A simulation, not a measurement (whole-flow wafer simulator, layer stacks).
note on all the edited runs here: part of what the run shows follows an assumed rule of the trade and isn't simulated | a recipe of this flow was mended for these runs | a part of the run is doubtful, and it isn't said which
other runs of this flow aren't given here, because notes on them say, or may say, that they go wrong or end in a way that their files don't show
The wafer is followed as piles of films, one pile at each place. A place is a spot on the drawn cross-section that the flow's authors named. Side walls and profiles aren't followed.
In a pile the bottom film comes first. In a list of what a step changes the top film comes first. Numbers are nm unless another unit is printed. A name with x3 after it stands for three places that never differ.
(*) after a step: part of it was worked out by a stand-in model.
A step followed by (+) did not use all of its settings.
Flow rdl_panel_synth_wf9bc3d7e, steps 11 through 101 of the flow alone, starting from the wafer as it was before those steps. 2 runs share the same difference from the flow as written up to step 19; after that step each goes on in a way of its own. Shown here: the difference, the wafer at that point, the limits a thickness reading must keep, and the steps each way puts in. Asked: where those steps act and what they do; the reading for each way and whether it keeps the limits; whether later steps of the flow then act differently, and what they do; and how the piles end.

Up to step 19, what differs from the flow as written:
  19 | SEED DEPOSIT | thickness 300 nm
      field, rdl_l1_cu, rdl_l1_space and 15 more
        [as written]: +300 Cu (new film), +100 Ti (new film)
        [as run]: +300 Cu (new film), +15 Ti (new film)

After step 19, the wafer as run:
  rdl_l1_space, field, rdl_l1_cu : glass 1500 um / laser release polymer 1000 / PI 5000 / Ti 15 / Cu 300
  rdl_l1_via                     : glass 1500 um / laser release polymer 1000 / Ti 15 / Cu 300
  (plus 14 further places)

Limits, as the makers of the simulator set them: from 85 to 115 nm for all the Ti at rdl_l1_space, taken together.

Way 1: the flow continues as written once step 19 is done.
  After step 19, the reading is 15 nm, outside the limits.
  Steps later in the flow that act otherwise than as written (3 more steps, not shown, differ only slightly: by at most 2% or 0.5 nm, whichever is larger):
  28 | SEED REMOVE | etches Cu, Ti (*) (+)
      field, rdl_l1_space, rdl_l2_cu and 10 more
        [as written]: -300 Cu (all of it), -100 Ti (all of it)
        [this way]: -300 Cu (all of it), -15 Ti (all of it)
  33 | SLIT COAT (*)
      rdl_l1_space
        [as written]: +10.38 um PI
        [this way]: +10.32 um PI
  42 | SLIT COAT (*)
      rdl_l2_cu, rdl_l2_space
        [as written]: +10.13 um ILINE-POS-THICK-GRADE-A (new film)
        [this way]: +10.12 um ILINE-POS-THICK-GRADE-A (new film)
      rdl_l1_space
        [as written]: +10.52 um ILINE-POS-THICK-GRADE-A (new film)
        [this way]: +10.51 um ILINE-POS-THICK-GRADE-A (new film)
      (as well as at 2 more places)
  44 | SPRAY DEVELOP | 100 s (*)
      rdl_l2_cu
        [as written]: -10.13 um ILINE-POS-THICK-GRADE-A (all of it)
        [this way]: -10.12 um ILINE-POS-THICK-GRADE-A (all of it)
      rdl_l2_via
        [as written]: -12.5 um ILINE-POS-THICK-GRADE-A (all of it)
        [this way]: -12.52 um ILINE-POS-THICK-GRADE-A (all of it)
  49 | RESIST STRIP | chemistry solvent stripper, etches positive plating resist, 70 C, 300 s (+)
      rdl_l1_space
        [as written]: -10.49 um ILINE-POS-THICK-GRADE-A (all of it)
        [this way]: -10.48 um ILINE-POS-THICK-GRADE-A (all of it)
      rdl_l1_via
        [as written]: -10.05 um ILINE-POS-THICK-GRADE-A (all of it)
        [this way]: -10.06 um ILINE-POS-THICK-GRADE-A (all of it)
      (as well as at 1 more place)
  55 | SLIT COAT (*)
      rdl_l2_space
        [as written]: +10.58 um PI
        [this way]: +10.57 um PI
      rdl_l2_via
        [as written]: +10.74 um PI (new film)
        [this way]: +10.75 um PI (new film)
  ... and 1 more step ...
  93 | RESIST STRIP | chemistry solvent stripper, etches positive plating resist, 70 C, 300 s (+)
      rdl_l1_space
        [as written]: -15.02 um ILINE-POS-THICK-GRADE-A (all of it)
        [this way]: -15.01 um ILINE-POS-THICK-GRADE-A (all of it)
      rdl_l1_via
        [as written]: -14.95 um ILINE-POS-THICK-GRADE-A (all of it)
        [this way]: -14.96 um ILINE-POS-THICK-GRADE-A (all of it)
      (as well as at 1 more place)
  At rdl_l1_cu, rdl_l1_via, rdl_l1_rim, rdl_l2_land, rdl_l2_via, the piles at the end differ from the flow's by more than 2% or 0.5 nm, whichever is larger.
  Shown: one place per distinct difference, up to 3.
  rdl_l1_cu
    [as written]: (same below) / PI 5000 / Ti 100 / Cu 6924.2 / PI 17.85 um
    [this way]: (same below) / PI 5000 / Ti 15 / Cu 6924.2 / PI 17.86 um
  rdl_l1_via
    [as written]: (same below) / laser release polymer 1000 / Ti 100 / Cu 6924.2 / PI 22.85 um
    [this way]: (same below) / laser release polymer 1000 / Ti 15 / Cu 6924.2 / PI 22.86 um
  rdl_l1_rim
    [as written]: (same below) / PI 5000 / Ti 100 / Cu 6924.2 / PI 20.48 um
    [this way]: (same below) / PI 5000 / Ti 15 / Cu 6924.2 / PI 20.51 um

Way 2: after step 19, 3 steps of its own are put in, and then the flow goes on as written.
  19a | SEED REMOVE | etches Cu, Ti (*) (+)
      field, rdl_l1_cu, rdl_l1_space and 15 more
        -300 Cu (all of it), -15 Ti (all of it)
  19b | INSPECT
      alters no film at any place that is followed
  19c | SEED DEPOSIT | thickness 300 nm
      field, rdl_l1_cu, rdl_l1_space and 15 more
        +300 Cu (new film), +100 Ti (new film)
  After step 19c, the reading is 100 nm, within the limits.
  Every later step of the flow that is run acts as written at every place that is followed.
  The piles end the same as the flow's at every place that both follow.

Keeping within the limits: way 2. Outside them: way 1.
